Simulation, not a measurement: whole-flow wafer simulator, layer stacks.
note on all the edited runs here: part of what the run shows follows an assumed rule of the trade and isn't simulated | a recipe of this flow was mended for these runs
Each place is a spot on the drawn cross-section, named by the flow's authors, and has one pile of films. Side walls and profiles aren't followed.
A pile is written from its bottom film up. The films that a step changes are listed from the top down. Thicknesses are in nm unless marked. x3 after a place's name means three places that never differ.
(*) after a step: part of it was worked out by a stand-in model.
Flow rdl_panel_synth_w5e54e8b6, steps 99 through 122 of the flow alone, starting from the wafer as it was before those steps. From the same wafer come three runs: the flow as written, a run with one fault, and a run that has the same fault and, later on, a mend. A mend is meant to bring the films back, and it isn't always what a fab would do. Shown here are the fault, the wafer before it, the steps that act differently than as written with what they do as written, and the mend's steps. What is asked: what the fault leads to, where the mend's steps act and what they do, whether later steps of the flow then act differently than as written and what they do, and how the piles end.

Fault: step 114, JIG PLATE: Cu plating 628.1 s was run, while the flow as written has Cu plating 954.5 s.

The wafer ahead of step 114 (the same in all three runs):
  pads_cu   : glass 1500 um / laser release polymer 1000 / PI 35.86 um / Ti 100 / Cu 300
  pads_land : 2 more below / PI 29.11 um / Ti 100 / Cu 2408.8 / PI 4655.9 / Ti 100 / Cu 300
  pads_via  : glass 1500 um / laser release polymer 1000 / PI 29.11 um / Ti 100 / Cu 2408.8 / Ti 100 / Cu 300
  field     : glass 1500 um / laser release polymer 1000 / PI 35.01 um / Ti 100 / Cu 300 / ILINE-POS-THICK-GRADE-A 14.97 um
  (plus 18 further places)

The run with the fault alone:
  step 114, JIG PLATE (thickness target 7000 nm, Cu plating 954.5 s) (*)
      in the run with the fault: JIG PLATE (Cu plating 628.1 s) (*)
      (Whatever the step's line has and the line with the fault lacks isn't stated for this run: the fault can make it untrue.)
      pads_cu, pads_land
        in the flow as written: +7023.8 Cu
        in the run with the fault: +4622 Cu
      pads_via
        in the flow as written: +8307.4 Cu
        in the run with the fault: +4622 Cu
  None of the later steps of the flow acts differently than as written at any place that is followed.
  By the end, the piles at pads_cu, pads_land, pads_via depart from the flow's by more than 2% or 0.5 nm, whichever is larger.
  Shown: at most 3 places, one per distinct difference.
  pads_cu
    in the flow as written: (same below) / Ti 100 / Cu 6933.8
    in the run with the fault: (same below) / Ti 100 / Cu 4532
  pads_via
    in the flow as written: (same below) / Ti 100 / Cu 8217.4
    in the run with the fault: (same below) / Ti 100 / Cu 4532

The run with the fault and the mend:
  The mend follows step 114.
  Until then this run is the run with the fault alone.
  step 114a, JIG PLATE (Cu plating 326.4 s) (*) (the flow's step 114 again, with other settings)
      pads_cu, pads_land
        +2401.9 Cu
      pads_via
        +3685.5 Cu
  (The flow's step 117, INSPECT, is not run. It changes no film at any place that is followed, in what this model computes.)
  None of the later steps of the flow acts differently than as written at any place that is followed.
  The piles end the same as the flow's at every place that both follow.
